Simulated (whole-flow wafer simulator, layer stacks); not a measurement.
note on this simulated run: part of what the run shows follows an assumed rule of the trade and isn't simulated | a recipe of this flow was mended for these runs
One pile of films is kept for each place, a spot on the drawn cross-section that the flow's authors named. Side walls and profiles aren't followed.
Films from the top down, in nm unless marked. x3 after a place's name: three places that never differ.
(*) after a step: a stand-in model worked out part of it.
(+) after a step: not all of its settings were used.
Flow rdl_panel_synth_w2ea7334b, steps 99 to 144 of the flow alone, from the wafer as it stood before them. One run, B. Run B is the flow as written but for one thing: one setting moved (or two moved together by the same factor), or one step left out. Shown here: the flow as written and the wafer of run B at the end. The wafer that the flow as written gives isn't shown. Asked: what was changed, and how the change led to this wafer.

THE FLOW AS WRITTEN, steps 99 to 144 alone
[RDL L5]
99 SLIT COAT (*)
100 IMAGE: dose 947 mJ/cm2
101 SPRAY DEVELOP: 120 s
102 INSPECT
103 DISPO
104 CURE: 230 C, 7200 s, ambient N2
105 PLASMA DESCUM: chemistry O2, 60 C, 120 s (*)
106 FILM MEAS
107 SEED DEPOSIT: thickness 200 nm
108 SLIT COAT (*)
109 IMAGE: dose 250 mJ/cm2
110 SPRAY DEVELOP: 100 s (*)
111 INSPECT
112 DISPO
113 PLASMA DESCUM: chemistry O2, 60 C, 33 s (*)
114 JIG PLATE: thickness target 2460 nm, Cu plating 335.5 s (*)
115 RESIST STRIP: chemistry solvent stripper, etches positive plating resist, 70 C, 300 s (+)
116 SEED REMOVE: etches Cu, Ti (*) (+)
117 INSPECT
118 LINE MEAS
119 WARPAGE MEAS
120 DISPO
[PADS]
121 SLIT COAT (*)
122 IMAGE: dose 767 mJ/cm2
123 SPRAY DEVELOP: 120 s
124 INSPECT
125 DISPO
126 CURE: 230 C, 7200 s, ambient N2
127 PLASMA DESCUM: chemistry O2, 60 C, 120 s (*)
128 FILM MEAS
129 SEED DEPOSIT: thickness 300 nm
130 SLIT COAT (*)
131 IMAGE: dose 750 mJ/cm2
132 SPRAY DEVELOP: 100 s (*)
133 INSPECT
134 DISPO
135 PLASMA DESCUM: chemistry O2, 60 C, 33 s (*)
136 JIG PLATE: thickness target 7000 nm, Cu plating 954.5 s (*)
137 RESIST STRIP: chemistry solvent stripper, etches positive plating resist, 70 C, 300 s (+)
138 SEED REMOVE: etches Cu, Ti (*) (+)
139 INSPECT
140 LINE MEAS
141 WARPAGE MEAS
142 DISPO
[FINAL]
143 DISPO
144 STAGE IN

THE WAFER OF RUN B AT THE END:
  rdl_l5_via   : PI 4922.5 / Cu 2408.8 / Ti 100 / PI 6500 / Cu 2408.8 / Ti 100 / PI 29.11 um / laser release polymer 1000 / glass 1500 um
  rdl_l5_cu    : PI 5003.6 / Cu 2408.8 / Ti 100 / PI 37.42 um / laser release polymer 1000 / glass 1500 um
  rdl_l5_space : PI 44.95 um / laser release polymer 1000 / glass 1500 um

The cause: step 101, SPRAY DEVELOP: 120 s, was left out.

How the change led to this, step by step:
  108 SLIT COAT (*)
      rdl_l5_cu: ILINE-POS-THICK-GRADE-A +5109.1 (new film) (as written it would be: ILINE-POS-THICK-GRADE-A +4752.5 (new film))
      rdl_l5_space: ILINE-POS-THICK-GRADE-A +5027.3 (new film) (as written it would be: ILINE-POS-THICK-GRADE-A +4439.2 (new film))
      (and at 2 more places)
  110 SPRAY DEVELOP: 100 s (*)
      rdl_l5_cu: ILINE-POS-THICK-GRADE-A -5109.1 (all of it) (as written it would be: ILINE-POS-THICK-GRADE-A -4752.5 (all of it))
      rdl_l5_land: ILINE-POS-THICK-GRADE-A -4703.7 (all of it) (as written it would be: ILINE-POS-THICK-GRADE-A -3532.2 (all of it))
      (and at 1 more place)
  115 RESIST STRIP: chemistry solvent stripper, etches positive plating resist, 70 C, 300 s (+)
      rdl_l5_space: ILINE-POS-THICK-GRADE-A -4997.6 (all of it) (as written it would be: ILINE-POS-THICK-GRADE-A -4409.5 (all of it))
  121 SLIT COAT (*)
      rdl_l5_via: PI +4922.5 (new film) (as written it would be: PI +10.89 um (new film))
      rdl_l5_cu: PI +5003.6 (new film) (as written it would be: PI +4801.7 (new film))
      (and at 2 more places)
  130 SLIT COAT (*)
      rdl_l5_cu: ILINE-POS-THICK-GRADE-A +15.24 um (new film) (as written it would be: ILINE-POS-THICK-GRADE-A +15.12 um (new film))
      rdl_l5_space: ILINE-POS-THICK-GRADE-A +15.21 um (new film) (as written it would be: ILINE-POS-THICK-GRADE-A +15.12 um (new film))
      (and at 2 more places)
  137 RESIST STRIP: chemistry solvent stripper, etches positive plating resist, 70 C, 300 s (+)
      rdl_l5_cu: ILINE-POS-THICK-GRADE-A -15.21 um (all of it) (as written it would be: ILINE-POS-THICK-GRADE-A -15.09 um (all of it))
      rdl_l5_space: ILINE-POS-THICK-GRADE-A -15.19 um (all of it) (as written it would be: ILINE-POS-THICK-GRADE-A -15.09 um (all of it))
      (and at 2 more places)
Counting metal films that touch as one body, rdl_l5_via has 2 bodies (between them, from the top down: PI 6500); the flow as written gives 1 body.
